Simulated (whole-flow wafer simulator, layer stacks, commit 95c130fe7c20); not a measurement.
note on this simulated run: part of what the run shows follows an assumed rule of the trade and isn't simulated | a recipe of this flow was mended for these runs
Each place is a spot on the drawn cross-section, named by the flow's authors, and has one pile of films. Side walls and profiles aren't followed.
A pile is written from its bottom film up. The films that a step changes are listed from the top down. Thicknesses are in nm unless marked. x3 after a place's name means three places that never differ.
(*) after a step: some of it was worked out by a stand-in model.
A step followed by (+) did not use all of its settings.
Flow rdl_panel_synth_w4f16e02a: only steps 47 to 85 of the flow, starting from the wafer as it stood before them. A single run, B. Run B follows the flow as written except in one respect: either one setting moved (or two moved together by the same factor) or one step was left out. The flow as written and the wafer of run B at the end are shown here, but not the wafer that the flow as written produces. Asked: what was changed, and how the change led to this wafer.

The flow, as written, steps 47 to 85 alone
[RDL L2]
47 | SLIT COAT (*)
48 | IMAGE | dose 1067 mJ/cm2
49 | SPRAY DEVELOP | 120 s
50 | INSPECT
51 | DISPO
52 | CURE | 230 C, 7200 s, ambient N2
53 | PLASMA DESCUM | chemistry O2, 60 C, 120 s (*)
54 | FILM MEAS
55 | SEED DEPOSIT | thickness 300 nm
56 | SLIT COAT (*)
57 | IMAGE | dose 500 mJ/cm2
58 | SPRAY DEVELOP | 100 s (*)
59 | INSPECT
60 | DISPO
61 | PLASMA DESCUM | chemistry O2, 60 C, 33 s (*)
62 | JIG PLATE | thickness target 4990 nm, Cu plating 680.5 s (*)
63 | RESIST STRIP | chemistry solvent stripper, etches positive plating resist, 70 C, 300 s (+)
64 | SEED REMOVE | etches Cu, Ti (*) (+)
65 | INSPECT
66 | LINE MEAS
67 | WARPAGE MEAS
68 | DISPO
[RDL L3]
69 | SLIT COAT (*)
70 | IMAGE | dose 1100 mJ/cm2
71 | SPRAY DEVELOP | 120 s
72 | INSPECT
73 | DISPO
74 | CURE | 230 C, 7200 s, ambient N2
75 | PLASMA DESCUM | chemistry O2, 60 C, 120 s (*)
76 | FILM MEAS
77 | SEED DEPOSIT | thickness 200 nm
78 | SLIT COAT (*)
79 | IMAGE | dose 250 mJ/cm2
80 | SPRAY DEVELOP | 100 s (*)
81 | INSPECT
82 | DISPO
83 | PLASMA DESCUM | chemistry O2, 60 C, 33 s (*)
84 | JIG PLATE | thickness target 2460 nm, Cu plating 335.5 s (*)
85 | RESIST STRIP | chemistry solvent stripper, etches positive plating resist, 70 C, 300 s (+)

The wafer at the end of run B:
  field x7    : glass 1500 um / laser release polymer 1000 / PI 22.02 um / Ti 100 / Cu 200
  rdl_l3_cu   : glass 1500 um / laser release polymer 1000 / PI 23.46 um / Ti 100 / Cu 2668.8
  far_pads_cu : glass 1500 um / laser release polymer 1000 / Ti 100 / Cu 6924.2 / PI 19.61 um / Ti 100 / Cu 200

Cause: step 62, JIG PLATE: Cu plating 490 s was run, though the flow has Cu plating 680.5 s.

How this came from the change, step by step:
  62 | JIG PLATE | thickness target 4990 nm, Cu plating 680.5 s (*)
      rdl_l2_cu, rdl_l2_land, rdl_l2_via, rdl_l2_rim, rdl_l3_land, rdl_l3_via: Cu gains 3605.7 (in the flow as written it would be: Cu gains 5007.5)
  69 | SLIT COAT (*)
      rdl_l2_space: PI gains 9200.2 (in the flow as written it would be: PI gains 10.31 um)
      field x7, rdl_l4_land x2: PI gains 7503.1 (in the flow as written it would be: PI gains 7936.4)
      (and at 12 other places as well)
  78 | SLIT COAT (*)
      rdl_l3_cu, rdl_l3_space: ILINE-POS-THICK-GRADE-A gains 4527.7 (new film) (in the flow as written it would be: ILINE-POS-THICK-GRADE-A gains 4624.3 (new film))
      rdl_l2_space: ILINE-POS-THICK-GRADE-A gains 5335 (new film) (in the flow as written it would be: ILINE-POS-THICK-GRADE-A gains 5535.4 (new film))
      (and at 4 other places as well)
  80 | SPRAY DEVELOP | 100 s (*)
      rdl_l3_cu: ILINE-POS-THICK-GRADE-A loses 4527.7 (all of it) (in the flow as written it would be: ILINE-POS-THICK-GRADE-A loses 4624.3 (all of it))
      rdl_l3_land: ILINE-POS-THICK-GRADE-A loses 2969.9 (all of it) (in the flow as written it would be: ILINE-POS-THICK-GRADE-A loses 2880.1 (all of it))
  85 | RESIST STRIP | chemistry solvent stripper, etches positive plating resist, 70 C, 300 s (+)
      rdl_l2_space: ILINE-POS-THICK-GRADE-A loses 5305.3 (all of it) (in the flow as written it would be: ILINE-POS-THICK-GRADE-A loses 5505.7 (all of it))
      rdl_l1_rim: ILINE-POS-THICK-GRADE-A loses 4870 (all of it) (in the flow as written it would be: ILINE-POS-THICK-GRADE-A loses 5069.9 (all of it))
      (and at 3 other places as well)
